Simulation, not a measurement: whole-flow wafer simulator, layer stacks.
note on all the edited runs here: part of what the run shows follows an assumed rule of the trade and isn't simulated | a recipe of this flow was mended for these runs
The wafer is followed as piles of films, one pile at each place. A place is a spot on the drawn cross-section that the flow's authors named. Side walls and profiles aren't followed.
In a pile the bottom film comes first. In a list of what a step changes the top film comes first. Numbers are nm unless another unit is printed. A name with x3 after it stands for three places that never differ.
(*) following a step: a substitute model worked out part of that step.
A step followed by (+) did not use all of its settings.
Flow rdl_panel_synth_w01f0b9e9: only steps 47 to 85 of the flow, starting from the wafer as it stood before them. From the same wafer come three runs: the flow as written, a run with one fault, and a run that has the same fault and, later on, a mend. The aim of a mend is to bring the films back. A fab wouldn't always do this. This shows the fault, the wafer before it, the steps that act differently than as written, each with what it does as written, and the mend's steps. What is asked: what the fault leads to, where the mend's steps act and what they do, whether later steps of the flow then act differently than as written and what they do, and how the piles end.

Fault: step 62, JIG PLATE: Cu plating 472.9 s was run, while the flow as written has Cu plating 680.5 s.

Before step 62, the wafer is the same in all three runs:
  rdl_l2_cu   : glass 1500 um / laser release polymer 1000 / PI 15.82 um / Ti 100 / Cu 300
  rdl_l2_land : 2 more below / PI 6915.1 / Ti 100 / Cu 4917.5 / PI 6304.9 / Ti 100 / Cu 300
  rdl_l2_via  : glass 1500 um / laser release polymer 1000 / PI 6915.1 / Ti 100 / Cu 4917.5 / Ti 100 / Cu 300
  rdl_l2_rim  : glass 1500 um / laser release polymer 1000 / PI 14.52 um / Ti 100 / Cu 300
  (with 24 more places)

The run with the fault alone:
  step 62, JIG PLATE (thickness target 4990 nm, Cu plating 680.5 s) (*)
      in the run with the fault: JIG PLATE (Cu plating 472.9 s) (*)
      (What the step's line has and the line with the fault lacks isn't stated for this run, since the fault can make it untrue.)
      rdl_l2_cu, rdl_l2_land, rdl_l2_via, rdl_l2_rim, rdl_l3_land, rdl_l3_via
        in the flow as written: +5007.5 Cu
        in the run with the fault: +3479.9 Cu
  Steps later in the flow that act otherwise than as written:
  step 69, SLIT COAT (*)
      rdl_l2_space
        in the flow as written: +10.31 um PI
        in the run with the fault: +9100 PI
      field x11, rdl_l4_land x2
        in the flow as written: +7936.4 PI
        in the run with the fault: +7465.5 PI
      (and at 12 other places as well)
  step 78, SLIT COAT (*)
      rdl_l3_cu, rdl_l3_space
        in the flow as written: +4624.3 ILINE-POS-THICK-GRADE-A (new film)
        in the run with the fault: +4518.1 ILINE-POS-THICK-GRADE-A (new film)
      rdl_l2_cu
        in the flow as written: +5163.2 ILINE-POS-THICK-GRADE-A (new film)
        in the run with the fault: +5058.2 ILINE-POS-THICK-GRADE-A (new film)
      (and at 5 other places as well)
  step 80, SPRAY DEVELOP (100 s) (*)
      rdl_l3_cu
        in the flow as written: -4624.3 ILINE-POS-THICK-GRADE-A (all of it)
        in the run with the fault: -4518.1 ILINE-POS-THICK-GRADE-A (all of it)
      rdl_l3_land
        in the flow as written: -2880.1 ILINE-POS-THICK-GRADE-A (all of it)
        in the run with the fault: -2978.9 ILINE-POS-THICK-GRADE-A (all of it)
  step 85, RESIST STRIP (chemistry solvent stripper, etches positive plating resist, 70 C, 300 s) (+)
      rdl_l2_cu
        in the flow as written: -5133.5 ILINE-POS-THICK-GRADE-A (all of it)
        in the run with the fault: -5028.5 ILINE-POS-THICK-GRADE-A (all of it)
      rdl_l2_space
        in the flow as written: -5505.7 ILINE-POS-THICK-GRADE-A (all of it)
        in the run with the fault: -5288.4 ILINE-POS-THICK-GRADE-A (all of it)
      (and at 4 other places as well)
  By the end, the piles at field x11, far_pads_cu, rdl_l1_cu and 14 more depart from the flow's by more than 2% or 0.5 nm, whichever is larger.
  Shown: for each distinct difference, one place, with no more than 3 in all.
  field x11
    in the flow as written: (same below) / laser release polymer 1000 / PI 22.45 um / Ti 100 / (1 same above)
    in the run with the fault: (same below) / laser release polymer 1000 / PI 21.98 um / Ti 100 / (1 same above)
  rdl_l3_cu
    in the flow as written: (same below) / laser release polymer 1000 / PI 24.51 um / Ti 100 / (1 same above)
    in the run with the fault: (same below) / laser release polymer 1000 / PI 23.37 um / Ti 100 / (1 same above)
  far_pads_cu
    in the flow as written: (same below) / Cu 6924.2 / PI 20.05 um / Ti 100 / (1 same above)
    in the run with the fault: (same below) / Cu 6924.2 / PI 19.58 um / Ti 100 / (1 same above)

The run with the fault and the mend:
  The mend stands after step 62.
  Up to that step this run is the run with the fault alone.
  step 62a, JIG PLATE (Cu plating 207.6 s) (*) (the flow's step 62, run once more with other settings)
      rdl_l2_cu, rdl_l2_land, rdl_l2_via, rdl_l2_rim, rdl_l3_land, rdl_l3_via
        +1527.7 Cu
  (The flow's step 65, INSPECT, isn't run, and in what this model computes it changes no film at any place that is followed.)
  Later steps of the flow that are run all act as written at every place that is followed.
  At every place that both follow, the piles at the end match the flow's.
